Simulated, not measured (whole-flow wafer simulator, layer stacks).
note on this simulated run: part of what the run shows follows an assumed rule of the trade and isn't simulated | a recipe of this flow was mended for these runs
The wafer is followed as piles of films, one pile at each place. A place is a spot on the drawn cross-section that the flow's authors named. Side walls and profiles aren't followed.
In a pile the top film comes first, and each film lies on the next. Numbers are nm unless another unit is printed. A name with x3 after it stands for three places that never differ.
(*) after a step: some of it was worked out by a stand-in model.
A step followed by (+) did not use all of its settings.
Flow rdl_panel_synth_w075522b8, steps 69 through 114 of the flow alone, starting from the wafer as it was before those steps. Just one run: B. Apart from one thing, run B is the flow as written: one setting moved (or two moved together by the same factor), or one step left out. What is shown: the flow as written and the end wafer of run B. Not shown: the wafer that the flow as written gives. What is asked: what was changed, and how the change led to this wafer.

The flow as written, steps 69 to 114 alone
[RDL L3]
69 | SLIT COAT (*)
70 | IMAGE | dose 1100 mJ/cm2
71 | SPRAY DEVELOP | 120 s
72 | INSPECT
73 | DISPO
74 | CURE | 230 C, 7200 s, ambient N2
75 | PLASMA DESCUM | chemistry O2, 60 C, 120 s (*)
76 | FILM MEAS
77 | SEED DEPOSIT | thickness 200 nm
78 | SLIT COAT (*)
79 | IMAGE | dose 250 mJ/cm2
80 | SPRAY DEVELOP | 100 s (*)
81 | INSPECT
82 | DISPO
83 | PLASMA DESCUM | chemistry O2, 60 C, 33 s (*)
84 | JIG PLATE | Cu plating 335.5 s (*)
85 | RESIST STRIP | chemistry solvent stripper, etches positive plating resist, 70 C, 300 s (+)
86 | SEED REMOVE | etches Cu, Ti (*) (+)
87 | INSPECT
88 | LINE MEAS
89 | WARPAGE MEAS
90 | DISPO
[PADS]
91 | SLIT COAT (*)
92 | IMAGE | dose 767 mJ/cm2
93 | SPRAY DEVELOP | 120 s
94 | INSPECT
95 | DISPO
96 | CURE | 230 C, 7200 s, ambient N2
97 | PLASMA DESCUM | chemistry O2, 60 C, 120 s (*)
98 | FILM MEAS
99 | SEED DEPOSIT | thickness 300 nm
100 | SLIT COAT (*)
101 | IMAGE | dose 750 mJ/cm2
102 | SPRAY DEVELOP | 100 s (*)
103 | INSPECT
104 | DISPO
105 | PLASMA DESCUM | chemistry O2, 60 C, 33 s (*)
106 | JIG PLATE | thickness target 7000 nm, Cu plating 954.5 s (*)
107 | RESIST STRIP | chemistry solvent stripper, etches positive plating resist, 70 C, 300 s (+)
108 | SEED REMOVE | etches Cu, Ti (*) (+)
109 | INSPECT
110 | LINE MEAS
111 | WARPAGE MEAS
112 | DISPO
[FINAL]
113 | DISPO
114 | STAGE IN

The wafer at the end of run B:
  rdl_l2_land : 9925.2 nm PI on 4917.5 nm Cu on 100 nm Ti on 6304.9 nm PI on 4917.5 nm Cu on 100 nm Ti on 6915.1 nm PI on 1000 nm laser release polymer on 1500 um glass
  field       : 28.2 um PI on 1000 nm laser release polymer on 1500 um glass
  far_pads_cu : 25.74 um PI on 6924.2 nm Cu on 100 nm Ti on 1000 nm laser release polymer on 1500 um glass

What caused this: step 84, JIG PLATE: Cu plating 281.8 s was run, though the flow has Cu plating 335.5 s.

Step by step, how the change led to this:
  84 | JIG PLATE | Cu plating 335.5 s (*)
      rdl_l3_cu, rdl_l3_land, rdl_l3_via, pads_land, pads_via: +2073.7 Cu (in the flow as written it would be: +2468.8 Cu)
  91 | SLIT COAT (*)
      field: +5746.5 PI (in the flow as written it would be: +5893.8 PI)
      far_pads_cu: +5691.3 PI (in the flow as written it would be: +5838.2 PI)
      (as well as at 15 more places)
  100 | SLIT COAT (*)
      rdl_l3_cu: +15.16 um ILINE-POS-THICK-GRADE-A (new film) (in the flow as written it would be: +15.28 um ILINE-POS-THICK-GRADE-A (new film))
      rdl_l3_space: +15.19 um ILINE-POS-THICK-GRADE-A (new film) (in the flow as written it would be: +15.31 um ILINE-POS-THICK-GRADE-A (new film))
      (as well as at 7 more places)
  102 | SPRAY DEVELOP | 100 s (*)
      pads_cu: -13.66 um ILINE-POS-THICK-GRADE-A (all of it) (in the flow as written it would be: -13.68 um ILINE-POS-THICK-GRADE-A (all of it))
      pads_land: -13.14 um ILINE-POS-THICK-GRADE-A (all of it) (in the flow as written it would be: -13.11 um ILINE-POS-THICK-GRADE-A (all of it))
      (as well as at 1 more place)
  107 | RESIST STRIP | chemistry solvent stripper, etches positive plating resist, 70 C, 300 s (+)
      rdl_l1_via: -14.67 um ILINE-POS-THICK-GRADE-A (all of it) (in the flow as written it would be: -14.68 um ILINE-POS-THICK-GRADE-A (all of it))
      rdl_l3_cu: -15.13 um ILINE-POS-THICK-GRADE-A (all of it) (in the flow as written it would be: -15.25 um ILINE-POS-THICK-GRADE-A (all of it))
      (as well as at 5 more places)
